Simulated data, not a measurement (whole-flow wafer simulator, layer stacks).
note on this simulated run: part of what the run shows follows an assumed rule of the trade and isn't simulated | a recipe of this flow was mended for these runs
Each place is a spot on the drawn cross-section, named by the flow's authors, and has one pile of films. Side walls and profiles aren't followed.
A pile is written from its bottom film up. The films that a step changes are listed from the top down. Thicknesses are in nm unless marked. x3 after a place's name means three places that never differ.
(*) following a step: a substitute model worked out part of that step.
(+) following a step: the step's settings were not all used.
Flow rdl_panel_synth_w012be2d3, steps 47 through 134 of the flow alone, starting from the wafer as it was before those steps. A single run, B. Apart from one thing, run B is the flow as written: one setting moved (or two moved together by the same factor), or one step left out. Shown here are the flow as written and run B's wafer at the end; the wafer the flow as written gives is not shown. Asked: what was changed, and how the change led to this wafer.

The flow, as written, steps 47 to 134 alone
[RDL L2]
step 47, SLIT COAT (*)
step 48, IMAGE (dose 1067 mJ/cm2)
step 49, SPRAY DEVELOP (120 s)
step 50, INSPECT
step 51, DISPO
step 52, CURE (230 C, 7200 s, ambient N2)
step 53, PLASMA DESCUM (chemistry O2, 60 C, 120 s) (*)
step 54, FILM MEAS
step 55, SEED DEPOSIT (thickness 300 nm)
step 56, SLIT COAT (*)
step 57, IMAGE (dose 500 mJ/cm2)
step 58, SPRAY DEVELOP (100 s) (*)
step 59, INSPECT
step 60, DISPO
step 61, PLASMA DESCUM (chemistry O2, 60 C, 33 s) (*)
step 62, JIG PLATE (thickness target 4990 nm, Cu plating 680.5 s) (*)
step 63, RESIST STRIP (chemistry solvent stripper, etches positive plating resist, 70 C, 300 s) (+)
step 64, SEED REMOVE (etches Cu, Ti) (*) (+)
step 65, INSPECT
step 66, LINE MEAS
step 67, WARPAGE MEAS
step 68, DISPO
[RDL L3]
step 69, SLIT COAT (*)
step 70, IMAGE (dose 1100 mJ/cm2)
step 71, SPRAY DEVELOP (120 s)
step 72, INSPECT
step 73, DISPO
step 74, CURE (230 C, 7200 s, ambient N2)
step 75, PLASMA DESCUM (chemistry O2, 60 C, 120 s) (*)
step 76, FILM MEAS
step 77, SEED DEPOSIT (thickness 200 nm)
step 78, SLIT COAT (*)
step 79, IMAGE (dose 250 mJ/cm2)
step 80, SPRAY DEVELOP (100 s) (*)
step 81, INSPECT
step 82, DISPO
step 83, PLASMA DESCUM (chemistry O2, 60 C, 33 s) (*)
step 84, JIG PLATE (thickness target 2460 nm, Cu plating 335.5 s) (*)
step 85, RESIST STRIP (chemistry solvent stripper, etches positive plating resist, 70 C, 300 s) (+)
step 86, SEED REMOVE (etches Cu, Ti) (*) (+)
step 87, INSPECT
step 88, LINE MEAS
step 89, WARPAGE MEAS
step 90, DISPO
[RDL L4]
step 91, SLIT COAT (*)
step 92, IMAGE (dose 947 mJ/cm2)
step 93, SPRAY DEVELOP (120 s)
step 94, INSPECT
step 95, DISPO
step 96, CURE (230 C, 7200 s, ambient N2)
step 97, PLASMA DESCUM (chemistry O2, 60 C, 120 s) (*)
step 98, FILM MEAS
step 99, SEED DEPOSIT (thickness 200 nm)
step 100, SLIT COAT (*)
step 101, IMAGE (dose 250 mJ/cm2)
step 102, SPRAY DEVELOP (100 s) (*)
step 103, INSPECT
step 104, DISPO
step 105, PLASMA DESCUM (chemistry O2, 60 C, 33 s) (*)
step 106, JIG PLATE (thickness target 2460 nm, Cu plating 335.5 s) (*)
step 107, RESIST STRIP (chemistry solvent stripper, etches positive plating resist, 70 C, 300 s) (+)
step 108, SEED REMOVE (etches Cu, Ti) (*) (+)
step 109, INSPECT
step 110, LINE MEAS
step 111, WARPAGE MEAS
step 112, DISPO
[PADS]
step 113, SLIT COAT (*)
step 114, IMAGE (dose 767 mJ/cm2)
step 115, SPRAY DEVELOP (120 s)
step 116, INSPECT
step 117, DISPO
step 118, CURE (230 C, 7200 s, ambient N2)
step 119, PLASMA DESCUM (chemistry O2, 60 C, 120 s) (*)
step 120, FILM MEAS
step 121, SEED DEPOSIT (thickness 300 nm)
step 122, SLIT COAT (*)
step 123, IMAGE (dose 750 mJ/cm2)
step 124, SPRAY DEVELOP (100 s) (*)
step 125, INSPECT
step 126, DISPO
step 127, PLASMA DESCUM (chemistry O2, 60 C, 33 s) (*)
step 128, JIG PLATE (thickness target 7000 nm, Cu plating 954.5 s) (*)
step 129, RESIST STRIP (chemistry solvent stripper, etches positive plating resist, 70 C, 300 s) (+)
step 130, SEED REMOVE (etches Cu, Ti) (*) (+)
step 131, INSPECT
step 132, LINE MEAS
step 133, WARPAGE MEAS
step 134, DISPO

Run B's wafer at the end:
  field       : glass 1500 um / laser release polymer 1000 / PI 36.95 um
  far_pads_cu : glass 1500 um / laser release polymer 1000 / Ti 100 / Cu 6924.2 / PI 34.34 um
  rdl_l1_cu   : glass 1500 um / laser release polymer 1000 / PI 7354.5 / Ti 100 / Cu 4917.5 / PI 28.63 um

Cause: step 62, JIG PLATE: Cu plating 884.6 s was run, though the flow has Cu plating 680.5 s.

The path from the change to this, step by step:
  step 62, JIG PLATE (thickness target 4990 nm, Cu plating 680.5 s) (*)
      rdl_l2_cu, rdl_l2_land, rdl_l2_via, rdl_l2_rim, rdl_l3_land, rdl_l3_via: +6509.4 Cu (it would be, as written: +5007.5 Cu)
  step 69, SLIT COAT (*)
      rdl_l3_cu, rdl_l3_space: +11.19 um PI (it would be, as written: +9998.1 PI)
      rdl_l1_rim: +10.52 um PI (it would be, as written: +9339.9 PI)
      (and at 18 other places as well)
  step 78, SLIT COAT (*)
      rdl_l2_space: +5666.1 ILINE-POS-THICK-GRADE-A (new film) (it would be, as written: +5535.4 ILINE-POS-THICK-GRADE-A (new film))
      rdl_l1_rim: +5212.8 ILINE-POS-THICK-GRADE-A (new film) (it would be, as written: +5099.6 ILINE-POS-THICK-GRADE-A (new film))
      (and at 3 other places as well)
  step 80, SPRAY DEVELOP (100 s) (*)
      rdl_l3_land: -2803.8 ILINE-POS-THICK-GRADE-A (all of it) (it would be, as written: -2880.1 ILINE-POS-THICK-GRADE-A (all of it))
  step 85, RESIST STRIP (chemistry solvent stripper, etches positive plating resist, 70 C, 300 s) (+)
      rdl_l2_space: -5636.4 ILINE-POS-THICK-GRADE-A (all of it) (it would be, as written: -5505.7 ILINE-POS-THICK-GRADE-A (all of it))
      rdl_l1_rim: -5183.1 ILINE-POS-THICK-GRADE-A (all of it) (it would be, as written: -5069.9 ILINE-POS-THICK-GRADE-A (all of it))
      (and at 2 other places as well)
  step 91, SLIT COAT (*)
      far_pads_cu: +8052 PI (it would be, as written: +7829.7 PI)
      rdl_l1_cu: +8330.7 PI (it would be, as written: +8062.8 PI)
      (and at 6 other places as well)
  step 100, SLIT COAT (*)
      rdl_l1_cu: +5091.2 ILINE-POS-THICK-GRADE-A (new film) (it would be, as written: +5202.8 ILINE-POS-THICK-GRADE-A (new film))
      rdl_l1_space: +5092 ILINE-POS-THICK-GRADE-A (new film) (it would be, as written: +5250.1 ILINE-POS-THICK-GRADE-A (new film))
  step 107, RESIST STRIP (chemistry solvent stripper, etches positive plating resist, 70 C, 300 s) (+)
      rdl_l1_cu: -5061.5 ILINE-POS-THICK-GRADE-A (all of it) (it would be, as written: -5173.1 ILINE-POS-THICK-GRADE-A (all of it))
      rdl_l1_space: -5062.3 ILINE-POS-THICK-GRADE-A (all of it) (it would be, as written: -5220.4 ILINE-POS-THICK-GRADE-A (all of it))
  step 113, SLIT COAT (*)
      rdl_l1_cu: +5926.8 PI (it would be, as written: +6055.6 PI)
      rdl_l1_space: +5939 PI (it would be, as written: +6102.4 PI)
  step 122, SLIT COAT (*)
      rdl_l2_cu, rdl_l2_space: +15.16 um ILINE-POS-THICK-GRADE-A (new film) (it would be, as written: +15.12 um ILINE-POS-THICK-GRADE-A (new film))
      rdl_l1_via: +14.81 um ILINE-POS-THICK-GRADE-A (new film) (it would be, as written: +14.8 um ILINE-POS-THICK-GRADE-A (new film))
      (and at 6 other places as well)
  step 129, RESIST STRIP (chemistry solvent stripper, etches positive plating resist, 70 C, 300 s) (+)
      rdl_l2_cu, rdl_l2_space: -15.13 um ILINE-POS-THICK-GRADE-A (all of it) (it would be, as written: -15.09 um ILINE-POS-THICK-GRADE-A (all of it))
      rdl_l1_via: -14.78 um ILINE-POS-THICK-GRADE-A (all of it) (it would be, as written: -14.77 um ILINE-POS-THICK-GRADE-A (all of it))
      (and at 6 other places as well)
